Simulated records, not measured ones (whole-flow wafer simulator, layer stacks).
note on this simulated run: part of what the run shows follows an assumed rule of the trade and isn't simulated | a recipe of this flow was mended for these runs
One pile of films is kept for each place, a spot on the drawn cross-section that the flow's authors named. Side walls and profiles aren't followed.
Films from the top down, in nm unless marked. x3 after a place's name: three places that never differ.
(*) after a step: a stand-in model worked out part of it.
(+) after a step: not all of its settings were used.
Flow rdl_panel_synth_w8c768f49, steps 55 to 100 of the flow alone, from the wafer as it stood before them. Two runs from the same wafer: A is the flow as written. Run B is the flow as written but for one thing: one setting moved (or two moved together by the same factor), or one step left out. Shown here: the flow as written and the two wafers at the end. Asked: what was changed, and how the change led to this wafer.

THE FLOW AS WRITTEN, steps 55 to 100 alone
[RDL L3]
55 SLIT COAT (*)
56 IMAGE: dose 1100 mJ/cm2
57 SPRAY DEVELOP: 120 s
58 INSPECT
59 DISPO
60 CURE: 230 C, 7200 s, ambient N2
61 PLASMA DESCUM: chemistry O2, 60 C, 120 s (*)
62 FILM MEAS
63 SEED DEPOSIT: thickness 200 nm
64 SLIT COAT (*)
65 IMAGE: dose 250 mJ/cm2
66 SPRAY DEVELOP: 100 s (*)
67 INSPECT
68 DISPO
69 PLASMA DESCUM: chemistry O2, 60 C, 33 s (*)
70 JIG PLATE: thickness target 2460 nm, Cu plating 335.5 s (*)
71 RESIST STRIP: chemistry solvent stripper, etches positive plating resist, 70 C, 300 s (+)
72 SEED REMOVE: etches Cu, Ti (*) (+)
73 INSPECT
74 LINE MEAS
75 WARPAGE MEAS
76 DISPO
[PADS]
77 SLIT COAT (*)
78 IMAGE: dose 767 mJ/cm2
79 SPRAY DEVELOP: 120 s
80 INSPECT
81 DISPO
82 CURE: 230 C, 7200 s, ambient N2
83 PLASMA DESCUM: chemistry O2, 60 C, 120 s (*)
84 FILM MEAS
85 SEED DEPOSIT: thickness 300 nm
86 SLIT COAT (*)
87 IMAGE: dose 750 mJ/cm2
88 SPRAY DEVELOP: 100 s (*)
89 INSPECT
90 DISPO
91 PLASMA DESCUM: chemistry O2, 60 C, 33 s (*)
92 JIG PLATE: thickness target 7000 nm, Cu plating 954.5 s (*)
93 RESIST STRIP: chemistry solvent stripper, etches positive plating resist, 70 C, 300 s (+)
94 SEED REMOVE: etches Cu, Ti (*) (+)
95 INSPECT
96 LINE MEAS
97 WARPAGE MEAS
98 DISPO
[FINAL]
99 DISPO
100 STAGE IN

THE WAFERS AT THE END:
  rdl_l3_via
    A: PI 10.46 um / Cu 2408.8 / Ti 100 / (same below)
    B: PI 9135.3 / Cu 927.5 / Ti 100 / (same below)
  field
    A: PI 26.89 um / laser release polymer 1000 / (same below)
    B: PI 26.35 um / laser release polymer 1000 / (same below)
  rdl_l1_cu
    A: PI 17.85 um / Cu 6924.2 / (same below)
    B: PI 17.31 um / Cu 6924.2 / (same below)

The cause: step 70, JIG PLATE: Cu plating 134.2 s was run, where the flow has Cu plating 335.5 s.

How the change led to this, step by step:
  70 JIG PLATE: thickness target 2460 nm, Cu plating 335.5 s (*)
      rdl_l3_cu, rdl_l3_land, rdl_l3_via, pads_land, pads_via: A Cu +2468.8 | B Cu +987.5
  77 SLIT COAT (*)
      rdl_l3_via: A PI +10.46 um (new film) | B PI +9135.3 (new film)
      field: A PI +5893.8 | B PI +5354.3
      (and at 14 more places)
  86 SLIT COAT (*)
      rdl_l2_cu: A ILINE-POS-THICK-GRADE-A +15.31 um (new film) | B ILINE-POS-THICK-GRADE-A +15.32 um (new film)
      rdl_l2_space: A ILINE-POS-THICK-GRADE-A +15.33 um (new film) | B ILINE-POS-THICK-GRADE-A +15.34 um (new film)
      (and at 10 more places)
  88 SPRAY DEVELOP: 100 s (*)
      pads_cu: A ILINE-POS-THICK-GRADE-A -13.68 um (all of it) | B ILINE-POS-THICK-GRADE-A -13.6 um (all of it)
      pads_land: A ILINE-POS-THICK-GRADE-A -13.11 um (all of it) | B ILINE-POS-THICK-GRADE-A -13.24 um (all of it)
      (and at 1 more place)
  92 JIG PLATE: thickness target 7000 nm, Cu plating 954.5 s (*)
      pads_via: A Cu +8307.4 | B Cu +8505
  93 RESIST STRIP: chemistry solvent stripper, etches positive plating resist, 70 C, 300 s (+)
      rdl_l2_cu: A ILINE-POS-THICK-GRADE-A -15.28 um (all of it) | B ILINE-POS-THICK-GRADE-A -15.29 um (all of it)
      rdl_l2_space: A ILINE-POS-THICK-GRADE-A -15.3 um (all of it) | B ILINE-POS-THICK-GRADE-A -15.31 um (all of it)
      (and at 7 more places)
